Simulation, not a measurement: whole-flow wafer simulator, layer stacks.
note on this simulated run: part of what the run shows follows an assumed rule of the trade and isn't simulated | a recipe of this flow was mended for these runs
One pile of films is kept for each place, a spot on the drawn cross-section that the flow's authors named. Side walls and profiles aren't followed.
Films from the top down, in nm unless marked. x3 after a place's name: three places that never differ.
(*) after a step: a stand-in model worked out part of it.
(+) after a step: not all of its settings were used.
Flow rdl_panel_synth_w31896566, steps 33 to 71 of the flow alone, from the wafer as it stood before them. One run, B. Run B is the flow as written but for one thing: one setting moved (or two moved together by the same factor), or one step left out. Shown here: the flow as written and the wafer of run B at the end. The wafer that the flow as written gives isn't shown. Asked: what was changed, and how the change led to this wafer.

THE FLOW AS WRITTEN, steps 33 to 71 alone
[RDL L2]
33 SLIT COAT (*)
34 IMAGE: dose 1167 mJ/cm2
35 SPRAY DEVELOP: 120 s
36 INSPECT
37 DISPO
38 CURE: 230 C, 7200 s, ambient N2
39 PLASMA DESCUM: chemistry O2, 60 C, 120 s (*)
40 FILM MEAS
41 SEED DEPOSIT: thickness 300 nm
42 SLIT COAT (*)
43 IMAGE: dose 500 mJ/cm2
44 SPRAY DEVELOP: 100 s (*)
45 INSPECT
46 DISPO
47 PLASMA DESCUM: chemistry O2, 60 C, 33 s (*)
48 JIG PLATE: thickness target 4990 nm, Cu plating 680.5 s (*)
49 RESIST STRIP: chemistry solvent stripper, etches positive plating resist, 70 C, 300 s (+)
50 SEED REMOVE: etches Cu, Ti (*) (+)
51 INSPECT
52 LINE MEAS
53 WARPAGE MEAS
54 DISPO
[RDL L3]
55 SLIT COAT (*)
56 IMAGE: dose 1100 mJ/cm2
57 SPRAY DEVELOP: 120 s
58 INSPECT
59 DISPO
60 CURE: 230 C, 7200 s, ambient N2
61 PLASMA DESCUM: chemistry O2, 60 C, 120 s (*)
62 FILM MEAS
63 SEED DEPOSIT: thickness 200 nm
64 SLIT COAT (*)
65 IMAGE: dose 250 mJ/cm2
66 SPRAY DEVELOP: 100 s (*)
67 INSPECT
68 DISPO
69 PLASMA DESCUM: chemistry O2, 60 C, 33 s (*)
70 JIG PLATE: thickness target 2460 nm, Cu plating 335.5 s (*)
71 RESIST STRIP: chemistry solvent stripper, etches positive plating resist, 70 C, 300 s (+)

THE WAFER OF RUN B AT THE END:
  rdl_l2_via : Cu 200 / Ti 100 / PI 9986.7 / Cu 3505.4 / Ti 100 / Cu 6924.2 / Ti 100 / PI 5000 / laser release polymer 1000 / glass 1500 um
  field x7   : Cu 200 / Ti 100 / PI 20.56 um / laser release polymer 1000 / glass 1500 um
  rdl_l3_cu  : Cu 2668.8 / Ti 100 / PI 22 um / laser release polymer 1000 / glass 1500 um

The cause: step 48, JIG PLATE: Cu plating 488.6 s was run, where the flow has Cu plating 680.5 s.

How the change led to this, step by step:
  48 JIG PLATE: thickness target 4990 nm, Cu plating 680.5 s (*)
      rdl_l2_cu, rdl_l2_land, rdl_l2_via, rdl_l2_rim, rdl_l3_land, rdl_l3_via: Cu +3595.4 (as written it would be: Cu +5007.5)
  55 SLIT COAT (*)
      rdl_l2_space: PI +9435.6 (as written it would be: PI +10.58 um)
      rdl_l2_via: PI +9986.7 (new film) (as written it would be: PI +10.74 um (new film))
      (and at 18 more places)
  64 SLIT COAT (*)
      rdl_l3_cu, rdl_l3_space: ILINE-POS-THICK-GRADE-A +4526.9 (new film) (as written it would be: ILINE-POS-THICK-GRADE-A +4624.3 (new film))
      rdl_l2_space: ILINE-POS-THICK-GRADE-A +5439.8 (new film) (as written it would be: ILINE-POS-THICK-GRADE-A +5624.6 (new film))
      (and at 4 more places)
  66 SPRAY DEVELOP: 100 s (*)
      rdl_l3_cu: ILINE-POS-THICK-GRADE-A -4526.9 (all of it) (as written it would be: ILINE-POS-THICK-GRADE-A -4624.3 (all of it))
      rdl_l3_land: ILINE-POS-THICK-GRADE-A -2970.7 (all of it) (as written it would be: ILINE-POS-THICK-GRADE-A -2880.1 (all of it))
  71 RESIST STRIP: chemistry solvent stripper, etches positive plating resist, 70 C, 300 s (+)
      rdl_l2_space: ILINE-POS-THICK-GRADE-A -5410.1 (all of it) (as written it would be: ILINE-POS-THICK-GRADE-A -5594.9 (all of it))
      rdl_l1_rim: ILINE-POS-THICK-GRADE-A -4838.4 (all of it) (as written it would be: ILINE-POS-THICK-GRADE-A -5047.8 (all of it))
      (and at 3 more places)
